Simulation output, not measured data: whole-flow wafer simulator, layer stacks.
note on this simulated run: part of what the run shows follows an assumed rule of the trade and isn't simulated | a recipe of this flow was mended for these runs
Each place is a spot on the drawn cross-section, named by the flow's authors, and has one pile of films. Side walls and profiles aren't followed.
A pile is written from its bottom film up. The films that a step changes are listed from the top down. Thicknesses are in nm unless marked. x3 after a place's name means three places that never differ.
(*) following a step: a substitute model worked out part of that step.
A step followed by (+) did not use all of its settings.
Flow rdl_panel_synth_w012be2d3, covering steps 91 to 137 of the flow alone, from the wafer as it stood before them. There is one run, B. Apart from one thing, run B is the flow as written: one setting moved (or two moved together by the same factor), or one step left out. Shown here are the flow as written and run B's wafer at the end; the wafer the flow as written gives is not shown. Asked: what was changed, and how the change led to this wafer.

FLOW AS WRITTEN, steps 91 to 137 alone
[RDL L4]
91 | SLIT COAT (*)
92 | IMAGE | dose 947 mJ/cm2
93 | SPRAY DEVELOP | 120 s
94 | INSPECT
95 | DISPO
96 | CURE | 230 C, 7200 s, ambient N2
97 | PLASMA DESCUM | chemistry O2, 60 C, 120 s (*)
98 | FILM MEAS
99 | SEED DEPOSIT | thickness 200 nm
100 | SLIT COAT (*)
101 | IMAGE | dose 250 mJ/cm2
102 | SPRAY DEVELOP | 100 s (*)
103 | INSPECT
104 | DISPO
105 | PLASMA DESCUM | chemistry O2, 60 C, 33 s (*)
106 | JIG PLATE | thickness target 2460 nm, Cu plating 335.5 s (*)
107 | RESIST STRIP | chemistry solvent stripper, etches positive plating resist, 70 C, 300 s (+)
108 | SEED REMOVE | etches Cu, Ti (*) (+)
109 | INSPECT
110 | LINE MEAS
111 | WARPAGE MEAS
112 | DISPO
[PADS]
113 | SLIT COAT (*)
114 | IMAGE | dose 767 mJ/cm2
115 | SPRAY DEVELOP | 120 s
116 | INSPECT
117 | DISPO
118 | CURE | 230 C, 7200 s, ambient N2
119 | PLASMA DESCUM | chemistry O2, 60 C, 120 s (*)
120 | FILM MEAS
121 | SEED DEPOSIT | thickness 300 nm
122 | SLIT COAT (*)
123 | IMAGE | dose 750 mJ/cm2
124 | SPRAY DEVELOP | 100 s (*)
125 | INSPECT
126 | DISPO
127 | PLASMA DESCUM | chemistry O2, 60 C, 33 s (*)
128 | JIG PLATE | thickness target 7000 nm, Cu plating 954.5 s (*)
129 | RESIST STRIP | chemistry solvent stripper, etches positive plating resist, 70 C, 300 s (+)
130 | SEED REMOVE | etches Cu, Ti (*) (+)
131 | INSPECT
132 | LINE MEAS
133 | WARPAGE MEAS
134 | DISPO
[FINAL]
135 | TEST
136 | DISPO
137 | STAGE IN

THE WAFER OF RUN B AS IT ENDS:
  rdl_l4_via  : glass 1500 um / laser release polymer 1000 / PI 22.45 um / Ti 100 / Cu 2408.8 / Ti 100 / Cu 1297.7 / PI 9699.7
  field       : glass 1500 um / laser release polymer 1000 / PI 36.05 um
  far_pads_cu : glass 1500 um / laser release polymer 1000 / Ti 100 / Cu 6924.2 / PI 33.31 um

Cause: step 106, JIG PLATE: Cu plating 184.5 s was run, though the flow has Cu plating 335.5 s.

How this came from the change, step by step:
  106 | JIG PLATE | thickness target 2460 nm, Cu plating 335.5 s (*)
      rdl_l4_cu, rdl_l4_land, rdl_l4_via, pads_land, pads_via: Cu gains 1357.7 (in the flow as written it would be: Cu gains 2468.8)
  113 | SLIT COAT (*)
      rdl_l4_via: PI gains 9699.7 (new film) (in the flow as written it would be: PI gains 10.89 um (new film))
      field: PI gains 5485.9 (in the flow as written it would be: PI gains 5893.8)
      (also at 21 further places)
  122 | SLIT COAT (*)
      rdl_l2_cu, rdl_l2_space: ILINE-POS-THICK-GRADE-A gains 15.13 um (new film) (in the flow as written it would be: ILINE-POS-THICK-GRADE-A gains 15.12 um (new film))
      rdl_l1_space: ILINE-POS-THICK-GRADE-A gains 15.18 um (new film) (in the flow as written it would be: ILINE-POS-THICK-GRADE-A gains 15.17 um (new film))
      (also at 11 further places)
  124 | SPRAY DEVELOP | 100 s (*)
      pads_cu: ILINE-POS-THICK-GRADE-A loses 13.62 um (all of it) (in the flow as written it would be: ILINE-POS-THICK-GRADE-A loses 13.68 um (all of it))
      pads_land: ILINE-POS-THICK-GRADE-A loses 13.21 um (all of it) (in the flow as written it would be: ILINE-POS-THICK-GRADE-A loses 13.11 um (all of it))
      (also at 1 further place)
  129 | RESIST STRIP | chemistry solvent stripper, etches positive plating resist, 70 C, 300 s (+)
      rdl_l2_cu, rdl_l2_space: ILINE-POS-THICK-GRADE-A loses 15.1 um (all of it) (in the flow as written it would be: ILINE-POS-THICK-GRADE-A loses 15.09 um (all of it))
      rdl_l1_space: ILINE-POS-THICK-GRADE-A loses 15.15 um (all of it) (in the flow as written it would be: ILINE-POS-THICK-GRADE-A loses 15.14 um (all of it))
      (also at 8 further places)
